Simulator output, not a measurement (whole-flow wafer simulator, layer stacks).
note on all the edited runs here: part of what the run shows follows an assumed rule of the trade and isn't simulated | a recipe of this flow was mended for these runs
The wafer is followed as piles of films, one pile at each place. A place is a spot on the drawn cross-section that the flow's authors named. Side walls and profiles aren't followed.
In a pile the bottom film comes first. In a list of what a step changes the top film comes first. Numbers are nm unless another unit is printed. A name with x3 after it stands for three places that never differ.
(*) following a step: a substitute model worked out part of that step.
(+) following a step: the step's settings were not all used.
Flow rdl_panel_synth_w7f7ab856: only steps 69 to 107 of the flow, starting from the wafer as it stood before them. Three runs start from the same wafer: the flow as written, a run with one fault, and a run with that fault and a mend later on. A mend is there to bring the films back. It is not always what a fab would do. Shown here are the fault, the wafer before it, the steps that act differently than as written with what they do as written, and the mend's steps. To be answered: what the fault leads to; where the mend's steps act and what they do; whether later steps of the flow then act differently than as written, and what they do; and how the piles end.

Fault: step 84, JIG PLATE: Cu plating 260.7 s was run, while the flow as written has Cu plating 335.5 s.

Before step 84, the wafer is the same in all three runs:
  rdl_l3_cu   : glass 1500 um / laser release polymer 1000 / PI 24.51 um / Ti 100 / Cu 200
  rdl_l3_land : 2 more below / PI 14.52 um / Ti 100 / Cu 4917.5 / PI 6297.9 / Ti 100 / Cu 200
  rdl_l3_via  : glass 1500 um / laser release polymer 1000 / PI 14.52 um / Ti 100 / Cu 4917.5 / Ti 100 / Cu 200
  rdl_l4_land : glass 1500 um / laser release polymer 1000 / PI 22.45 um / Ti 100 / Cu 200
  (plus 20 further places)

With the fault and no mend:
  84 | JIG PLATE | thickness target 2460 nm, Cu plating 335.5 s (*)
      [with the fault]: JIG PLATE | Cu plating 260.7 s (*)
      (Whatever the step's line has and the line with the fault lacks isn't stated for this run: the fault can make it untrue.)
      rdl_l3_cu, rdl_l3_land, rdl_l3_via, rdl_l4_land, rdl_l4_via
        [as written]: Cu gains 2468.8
        [with the fault]: Cu gains 1918.4
  Steps further on in the flow that do not act as written (not shown: 1 more step that differs only slightly, by at most 2% or 0.5 nm, whichever is larger):
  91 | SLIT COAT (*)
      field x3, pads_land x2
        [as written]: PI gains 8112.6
        [with the fault]: PI gains 7737.5
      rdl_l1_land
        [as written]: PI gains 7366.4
        [with the fault]: PI gains 7214.9
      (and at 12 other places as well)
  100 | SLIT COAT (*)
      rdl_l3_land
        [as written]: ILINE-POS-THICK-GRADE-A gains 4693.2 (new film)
        [with the fault]: ILINE-POS-THICK-GRADE-A gains 4856.6 (new film)
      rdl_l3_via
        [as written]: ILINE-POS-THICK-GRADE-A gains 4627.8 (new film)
        [with the fault]: ILINE-POS-THICK-GRADE-A gains 4845.1 (new film)
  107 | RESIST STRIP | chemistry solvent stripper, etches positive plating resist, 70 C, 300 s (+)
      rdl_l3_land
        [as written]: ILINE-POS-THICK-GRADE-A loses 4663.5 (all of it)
        [with the fault]: ILINE-POS-THICK-GRADE-A loses 4826.9 (all of it)
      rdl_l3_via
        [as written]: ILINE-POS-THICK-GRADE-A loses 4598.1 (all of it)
        [with the fault]: ILINE-POS-THICK-GRADE-A loses 4815.4 (all of it)
  The piles end different from the flow's at rdl_l2_cu, rdl_l2_land, rdl_l3_cu, rdl_l2_rim, rdl_l3_land, rdl_l3_via, rdl_l4_land, rdl_l4_via by more than 2% or 0.5 nm, whichever is larger.
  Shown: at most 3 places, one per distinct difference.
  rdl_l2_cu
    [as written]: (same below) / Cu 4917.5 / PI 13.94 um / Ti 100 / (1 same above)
    [with the fault]: (same below) / Cu 4917.5 / PI 13.56 um / Ti 100 / (1 same above)
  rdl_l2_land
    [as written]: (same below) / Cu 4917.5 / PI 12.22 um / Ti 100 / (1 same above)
    [with the fault]: (same below) / Cu 4917.5 / PI 11.86 um / Ti 100 / (1 same above)
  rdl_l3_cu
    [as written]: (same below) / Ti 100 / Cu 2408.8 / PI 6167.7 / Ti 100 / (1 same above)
    [with the fault]: (same below) / Ti 100 / Cu 1858.4 / PI 6213.4 / Ti 100 / (1 same above)

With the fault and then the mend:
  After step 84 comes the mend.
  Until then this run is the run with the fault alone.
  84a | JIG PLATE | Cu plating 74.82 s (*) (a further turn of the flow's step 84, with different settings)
      rdl_l3_cu, rdl_l3_land, rdl_l3_via, rdl_l4_land, rdl_l4_via
        Cu gains 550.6
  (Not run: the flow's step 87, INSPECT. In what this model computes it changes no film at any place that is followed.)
  Later steps of the flow that are run all act as written at every place that is followed, up to a difference of at most 2% or 0.5 nm, whichever is larger.
  When the end is reached, the piles differ only a little from the flow's at the places that both follow, at most by 2% or 0.5 nm, whichever is larger.
